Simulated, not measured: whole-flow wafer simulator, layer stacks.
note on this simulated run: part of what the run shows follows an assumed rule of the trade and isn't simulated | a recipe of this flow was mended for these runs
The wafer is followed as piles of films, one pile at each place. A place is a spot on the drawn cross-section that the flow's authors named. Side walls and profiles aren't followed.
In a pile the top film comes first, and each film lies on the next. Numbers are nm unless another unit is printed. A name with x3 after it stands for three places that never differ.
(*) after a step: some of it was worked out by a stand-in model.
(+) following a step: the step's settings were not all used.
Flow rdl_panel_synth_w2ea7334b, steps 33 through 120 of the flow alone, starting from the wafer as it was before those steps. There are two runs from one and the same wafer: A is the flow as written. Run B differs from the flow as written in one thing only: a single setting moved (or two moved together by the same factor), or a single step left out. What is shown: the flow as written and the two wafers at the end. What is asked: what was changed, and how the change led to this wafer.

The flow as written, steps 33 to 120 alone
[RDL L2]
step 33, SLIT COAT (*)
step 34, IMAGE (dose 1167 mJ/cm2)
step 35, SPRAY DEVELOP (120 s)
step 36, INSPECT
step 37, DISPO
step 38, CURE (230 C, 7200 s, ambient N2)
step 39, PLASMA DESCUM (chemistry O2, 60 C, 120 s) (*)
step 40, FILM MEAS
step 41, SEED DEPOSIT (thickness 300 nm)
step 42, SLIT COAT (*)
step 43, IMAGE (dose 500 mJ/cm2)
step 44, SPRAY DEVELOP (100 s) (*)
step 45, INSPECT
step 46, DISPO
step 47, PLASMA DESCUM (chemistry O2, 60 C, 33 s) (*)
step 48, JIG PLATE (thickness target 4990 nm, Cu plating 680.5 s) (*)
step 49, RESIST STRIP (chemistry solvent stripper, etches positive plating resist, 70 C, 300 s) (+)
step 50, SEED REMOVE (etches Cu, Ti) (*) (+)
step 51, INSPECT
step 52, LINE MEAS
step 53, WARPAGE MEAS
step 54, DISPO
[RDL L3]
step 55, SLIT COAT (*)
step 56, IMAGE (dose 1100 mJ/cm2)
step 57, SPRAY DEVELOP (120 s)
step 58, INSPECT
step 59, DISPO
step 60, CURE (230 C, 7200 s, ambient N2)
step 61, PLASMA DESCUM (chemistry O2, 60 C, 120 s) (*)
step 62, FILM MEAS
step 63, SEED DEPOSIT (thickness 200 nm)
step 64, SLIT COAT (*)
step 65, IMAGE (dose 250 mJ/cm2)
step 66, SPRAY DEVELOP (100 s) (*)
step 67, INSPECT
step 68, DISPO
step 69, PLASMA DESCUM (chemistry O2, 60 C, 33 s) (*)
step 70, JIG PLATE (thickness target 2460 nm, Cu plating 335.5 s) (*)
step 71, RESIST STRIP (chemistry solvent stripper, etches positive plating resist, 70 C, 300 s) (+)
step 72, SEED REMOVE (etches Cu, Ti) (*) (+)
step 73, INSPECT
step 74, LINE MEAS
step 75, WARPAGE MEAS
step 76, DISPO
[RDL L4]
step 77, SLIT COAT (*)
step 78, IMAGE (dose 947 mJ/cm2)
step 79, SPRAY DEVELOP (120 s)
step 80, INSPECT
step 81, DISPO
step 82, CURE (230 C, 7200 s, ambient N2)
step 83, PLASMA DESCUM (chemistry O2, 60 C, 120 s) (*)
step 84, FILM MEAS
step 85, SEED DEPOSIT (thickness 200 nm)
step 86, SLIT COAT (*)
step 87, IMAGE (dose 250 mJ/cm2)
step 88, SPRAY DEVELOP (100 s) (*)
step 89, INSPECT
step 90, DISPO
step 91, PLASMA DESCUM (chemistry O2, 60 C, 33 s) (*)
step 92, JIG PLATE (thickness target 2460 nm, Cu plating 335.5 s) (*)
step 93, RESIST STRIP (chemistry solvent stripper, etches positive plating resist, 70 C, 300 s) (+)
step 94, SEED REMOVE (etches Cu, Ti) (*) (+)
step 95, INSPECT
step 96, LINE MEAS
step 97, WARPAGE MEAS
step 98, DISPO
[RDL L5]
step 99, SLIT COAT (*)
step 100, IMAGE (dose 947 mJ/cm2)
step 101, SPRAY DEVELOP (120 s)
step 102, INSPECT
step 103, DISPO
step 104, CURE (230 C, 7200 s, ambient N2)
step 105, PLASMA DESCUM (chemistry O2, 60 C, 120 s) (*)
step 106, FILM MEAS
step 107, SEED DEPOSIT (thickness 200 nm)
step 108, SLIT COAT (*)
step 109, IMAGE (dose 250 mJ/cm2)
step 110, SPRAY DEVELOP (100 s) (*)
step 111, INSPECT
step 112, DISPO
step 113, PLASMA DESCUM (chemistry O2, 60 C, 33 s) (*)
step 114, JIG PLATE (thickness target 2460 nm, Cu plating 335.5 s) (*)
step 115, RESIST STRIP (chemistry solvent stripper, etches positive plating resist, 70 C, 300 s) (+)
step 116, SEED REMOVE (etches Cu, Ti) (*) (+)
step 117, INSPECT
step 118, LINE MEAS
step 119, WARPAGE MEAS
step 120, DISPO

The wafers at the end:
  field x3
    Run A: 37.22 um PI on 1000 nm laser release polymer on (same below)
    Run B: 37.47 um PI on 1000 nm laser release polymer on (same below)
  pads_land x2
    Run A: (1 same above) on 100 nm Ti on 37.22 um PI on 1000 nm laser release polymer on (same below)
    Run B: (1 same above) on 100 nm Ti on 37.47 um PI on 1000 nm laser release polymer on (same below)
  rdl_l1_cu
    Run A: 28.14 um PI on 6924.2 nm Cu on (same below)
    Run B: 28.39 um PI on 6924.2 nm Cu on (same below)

Cause: step 48, JIG PLATE: Cu plating 782.6 s was run, whereas the flow has Cu plating 680.5 s.

Step by step, how the change led to this:
  step 48, JIG PLATE (thickness target 4990 nm, Cu plating 680.5 s) (*)
      rdl_l2_cu, rdl_l2_land, rdl_l2_via, rdl_l2_rim, rdl_l3_land, rdl_l3_via: A +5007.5 Cu | B +5758.9 Cu
  step 55, SLIT COAT (*)
      rdl_l3_cu, rdl_l3_space: A +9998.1 PI | B +10.59 um PI
      field x3, rdl_l4_cu, rdl_l4_space and 8 more: A +7936.4 PI | B +8180.1 PI
      (also at 7 further places)
  step 64, SLIT COAT (*)
      rdl_l1_rim: A +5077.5 ILINE-POS-THICK-GRADE-A (new film) | B +5201 ILINE-POS-THICK-GRADE-A (new film)
      rdl_l2_via: A +4385.9 ILINE-POS-THICK-GRADE-A (new film) | B +4157 ILINE-POS-THICK-GRADE-A (new film)
  step 71, RESIST STRIP (chemistry solvent stripper, etches positive plating resist, 70 C, 300 s) (+)
      rdl_l1_rim: A -5047.8 ILINE-POS-THICK-GRADE-A (all of it) | B -5171.3 ILINE-POS-THICK-GRADE-A (all of it)
      rdl_l2_via: A -4356.2 ILINE-POS-THICK-GRADE-A (all of it) | B -4127.3 ILINE-POS-THICK-GRADE-A (all of it)
  step 77, SLIT COAT (*)
      rdl_l2_via: A +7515 PI | B +7278.2 PI
      rdl_l3_via: A +11.89 um PI (new film) | B +11.79 um PI (new film)
  step 93, RESIST STRIP (chemistry solvent stripper, etches positive plating resist, 70 C, 300 s) (+)
      rdl_l2_via: A -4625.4 ILINE-POS-THICK-GRADE-A (all of it) | B -4532.4 ILINE-POS-THICK-GRADE-A (all of it)
